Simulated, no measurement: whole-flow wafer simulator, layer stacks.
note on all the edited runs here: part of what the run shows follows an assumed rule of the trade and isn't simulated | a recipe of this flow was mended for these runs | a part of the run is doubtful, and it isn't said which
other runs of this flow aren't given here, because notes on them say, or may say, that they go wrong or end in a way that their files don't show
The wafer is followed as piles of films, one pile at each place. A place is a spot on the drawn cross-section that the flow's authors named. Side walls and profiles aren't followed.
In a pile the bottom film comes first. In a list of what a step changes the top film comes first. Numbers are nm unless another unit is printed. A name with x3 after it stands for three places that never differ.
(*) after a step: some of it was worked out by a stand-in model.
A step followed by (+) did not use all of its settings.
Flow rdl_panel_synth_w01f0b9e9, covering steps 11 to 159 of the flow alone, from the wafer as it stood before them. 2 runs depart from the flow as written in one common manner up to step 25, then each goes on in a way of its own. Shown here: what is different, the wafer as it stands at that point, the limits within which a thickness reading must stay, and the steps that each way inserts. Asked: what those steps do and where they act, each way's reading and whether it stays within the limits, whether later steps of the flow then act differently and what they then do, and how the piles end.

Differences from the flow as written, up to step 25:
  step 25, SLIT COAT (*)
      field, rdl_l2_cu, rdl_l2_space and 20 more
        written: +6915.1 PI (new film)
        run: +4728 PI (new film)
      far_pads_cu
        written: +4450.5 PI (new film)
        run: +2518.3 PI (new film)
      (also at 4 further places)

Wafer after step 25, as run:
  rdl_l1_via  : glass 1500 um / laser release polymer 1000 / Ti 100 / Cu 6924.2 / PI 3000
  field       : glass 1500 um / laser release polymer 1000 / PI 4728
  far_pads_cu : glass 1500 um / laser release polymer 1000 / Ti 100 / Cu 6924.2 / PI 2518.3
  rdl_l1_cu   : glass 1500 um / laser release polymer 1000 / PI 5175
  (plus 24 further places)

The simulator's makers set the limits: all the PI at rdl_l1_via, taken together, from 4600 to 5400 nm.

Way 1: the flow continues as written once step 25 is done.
  After step 25, the reading is 3000 nm, outside the limits.
  Later steps of the flow acting differently than as written (4 other steps are not shown; they differ only slightly, by no more than 2% or 0.5 nm, whichever is larger):
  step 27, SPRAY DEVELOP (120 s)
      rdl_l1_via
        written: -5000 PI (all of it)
        way: -3000 PI (all of it)
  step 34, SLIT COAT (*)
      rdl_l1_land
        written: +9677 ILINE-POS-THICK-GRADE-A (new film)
        way: +10.03 um ILINE-POS-THICK-GRADE-A (new film)
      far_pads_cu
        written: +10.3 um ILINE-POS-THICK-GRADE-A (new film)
        way: +10.37 um ILINE-POS-THICK-GRADE-A (new film)
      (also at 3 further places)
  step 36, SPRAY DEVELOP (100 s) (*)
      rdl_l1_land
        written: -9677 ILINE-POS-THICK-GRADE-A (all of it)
        way: -10.03 um ILINE-POS-THICK-GRADE-A (all of it)
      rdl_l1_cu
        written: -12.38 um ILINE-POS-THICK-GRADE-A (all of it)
        way: -12.5 um ILINE-POS-THICK-GRADE-A (all of it)
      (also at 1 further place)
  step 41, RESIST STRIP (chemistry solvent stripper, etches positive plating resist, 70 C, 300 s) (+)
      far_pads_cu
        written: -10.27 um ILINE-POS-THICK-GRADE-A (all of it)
        way: -10.34 um ILINE-POS-THICK-GRADE-A (all of it)
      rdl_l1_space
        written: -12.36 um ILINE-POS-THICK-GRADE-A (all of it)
        way: -12.46 um ILINE-POS-THICK-GRADE-A (all of it)
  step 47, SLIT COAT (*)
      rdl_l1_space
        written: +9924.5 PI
        way: +10.08 um PI
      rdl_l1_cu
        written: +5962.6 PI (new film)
        way: +6110.1 PI (new film)
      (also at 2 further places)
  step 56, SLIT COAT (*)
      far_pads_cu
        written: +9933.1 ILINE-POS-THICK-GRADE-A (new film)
        way: +10.01 um ILINE-POS-THICK-GRADE-A (new film)
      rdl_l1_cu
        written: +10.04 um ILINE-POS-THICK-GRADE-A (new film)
        way: +10.17 um ILINE-POS-THICK-GRADE-A (new film)
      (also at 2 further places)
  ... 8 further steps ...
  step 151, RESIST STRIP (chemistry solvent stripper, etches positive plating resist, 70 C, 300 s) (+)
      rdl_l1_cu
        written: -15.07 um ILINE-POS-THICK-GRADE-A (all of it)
        way: -15.09 um ILINE-POS-THICK-GRADE-A (all of it)
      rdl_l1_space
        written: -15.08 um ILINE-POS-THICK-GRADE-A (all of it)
        way: -15.1 um ILINE-POS-THICK-GRADE-A (all of it)
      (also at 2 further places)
  At field, far_pads_cu, rdl_l1_cu and 25 more, the piles at the end differ from the flow's by more than 2% or 0.5 nm, whichever is larger.
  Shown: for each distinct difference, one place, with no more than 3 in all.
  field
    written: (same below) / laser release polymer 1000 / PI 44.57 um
    way: (same below) / laser release polymer 1000 / PI 42.38 um
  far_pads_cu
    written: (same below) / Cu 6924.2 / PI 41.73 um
    way: (same below) / Cu 6924.2 / PI 39.91 um
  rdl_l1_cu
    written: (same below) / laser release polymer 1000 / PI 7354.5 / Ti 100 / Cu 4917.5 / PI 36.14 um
    way: (same below) / laser release polymer 1000 / PI 5175 / Ti 100 / Cu 4917.5 / PI 36.47 um

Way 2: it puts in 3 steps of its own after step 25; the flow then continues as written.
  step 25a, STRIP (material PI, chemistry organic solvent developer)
      field, rdl_l2_cu, rdl_l2_space and 20 more
        -4728 PI (all of it)
      far_pads_cu
        -2518.3 PI (all of it)
      rdl_l1_cu
        -5175 PI (all of it)
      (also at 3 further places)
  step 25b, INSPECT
      does not change any film at any place that is followed
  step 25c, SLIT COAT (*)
      field, rdl_l2_cu, rdl_l2_space and 20 more
        +6915.1 PI (new film)
      far_pads_cu
        +4450.5 PI (new film)
      rdl_l1_cu
        +7354.5 PI (new film)
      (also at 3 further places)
  After step 25c, the reading is 5000 nm, within the limits.
  None of the later steps of the flow acts differently than as written at any place that is followed.
  By the end, the piles equal the flow's at every place that both follow.

The limits are kept by: way 2. They are not kept by: way 1.
